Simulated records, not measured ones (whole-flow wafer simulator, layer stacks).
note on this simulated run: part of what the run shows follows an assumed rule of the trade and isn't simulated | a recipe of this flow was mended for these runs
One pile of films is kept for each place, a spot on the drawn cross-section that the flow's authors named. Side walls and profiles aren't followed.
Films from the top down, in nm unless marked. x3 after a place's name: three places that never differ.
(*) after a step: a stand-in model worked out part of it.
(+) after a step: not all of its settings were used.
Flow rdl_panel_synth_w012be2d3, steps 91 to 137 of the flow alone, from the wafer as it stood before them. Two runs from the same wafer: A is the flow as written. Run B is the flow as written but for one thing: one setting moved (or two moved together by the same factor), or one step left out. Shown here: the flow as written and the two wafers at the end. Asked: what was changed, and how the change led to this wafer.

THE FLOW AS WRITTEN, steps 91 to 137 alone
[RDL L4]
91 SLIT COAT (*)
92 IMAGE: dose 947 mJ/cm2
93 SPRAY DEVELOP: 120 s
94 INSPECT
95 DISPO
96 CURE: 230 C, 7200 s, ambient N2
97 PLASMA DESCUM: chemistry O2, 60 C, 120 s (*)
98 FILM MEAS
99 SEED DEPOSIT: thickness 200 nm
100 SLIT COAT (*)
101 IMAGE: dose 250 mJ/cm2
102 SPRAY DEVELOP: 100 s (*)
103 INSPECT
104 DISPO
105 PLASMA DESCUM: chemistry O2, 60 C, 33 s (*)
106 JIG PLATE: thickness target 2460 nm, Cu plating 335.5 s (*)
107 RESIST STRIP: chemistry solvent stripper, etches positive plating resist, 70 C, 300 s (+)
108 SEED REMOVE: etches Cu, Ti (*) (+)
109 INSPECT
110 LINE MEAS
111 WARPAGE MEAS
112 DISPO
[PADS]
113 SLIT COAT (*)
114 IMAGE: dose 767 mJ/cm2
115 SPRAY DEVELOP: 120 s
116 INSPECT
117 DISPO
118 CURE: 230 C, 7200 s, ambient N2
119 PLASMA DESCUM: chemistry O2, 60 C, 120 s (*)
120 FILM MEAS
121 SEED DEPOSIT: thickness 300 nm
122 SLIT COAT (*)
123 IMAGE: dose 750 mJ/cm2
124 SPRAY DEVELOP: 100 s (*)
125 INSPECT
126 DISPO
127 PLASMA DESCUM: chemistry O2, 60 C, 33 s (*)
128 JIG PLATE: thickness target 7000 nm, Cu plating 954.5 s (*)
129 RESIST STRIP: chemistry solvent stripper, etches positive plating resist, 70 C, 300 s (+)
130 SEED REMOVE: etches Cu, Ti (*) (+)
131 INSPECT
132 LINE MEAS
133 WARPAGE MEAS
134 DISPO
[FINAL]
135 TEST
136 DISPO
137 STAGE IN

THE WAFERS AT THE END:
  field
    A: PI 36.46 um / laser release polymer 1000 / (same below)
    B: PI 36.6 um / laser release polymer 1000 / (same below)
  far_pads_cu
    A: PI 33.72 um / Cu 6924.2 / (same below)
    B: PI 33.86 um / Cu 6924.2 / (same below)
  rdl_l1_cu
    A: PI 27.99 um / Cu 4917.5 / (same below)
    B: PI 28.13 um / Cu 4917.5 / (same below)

The cause: step 106, JIG PLATE: Cu plating 385.8 s was run, where the flow has Cu plating 335.5 s.

How the change led to this, step by step:
  106 JIG PLATE: thickness target 2460 nm, Cu plating 335.5 s (*)
      rdl_l4_cu, rdl_l4_land, rdl_l4_via, pads_land, pads_via: A Cu +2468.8 | B Cu +2839
  113 SLIT COAT (*)
      field: A PI +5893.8 | B PI +6034
      far_pads_cu: A PI +5844.2 | B PI +5984.1
      (and at 19 more places)
  122 SLIT COAT (*)
      rdl_l1_rim: A ILINE-POS-THICK-GRADE-A +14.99 um (new film) | B ILINE-POS-THICK-GRADE-A +14.98 um (new film)
      rdl_l3_via: A ILINE-POS-THICK-GRADE-A +14.8 um (new film) | B ILINE-POS-THICK-GRADE-A +14.81 um (new film)
      (and at 8 more places)
  124 SPRAY DEVELOP: 100 s (*)
      pads_cu: A ILINE-POS-THICK-GRADE-A -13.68 um (all of it) | B ILINE-POS-THICK-GRADE-A -13.69 um (all of it)
      pads_land: A ILINE-POS-THICK-GRADE-A -13.11 um (all of it) | B ILINE-POS-THICK-GRADE-A -13.08 um (all of it)
      (and at 1 more place)
  129 RESIST STRIP: chemistry solvent stripper, etches positive plating resist, 70 C, 300 s (+)
      rdl_l3_via: A ILINE-POS-THICK-GRADE-A -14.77 um (all of it) | B ILINE-POS-THICK-GRADE-A -14.78 um (all of it)
      rdl_l4_cu: A ILINE-POS-THICK-GRADE-A -15.09 um (all of it) | B ILINE-POS-THICK-GRADE-A -15.18 um (all of it)
      (and at 4 more places)
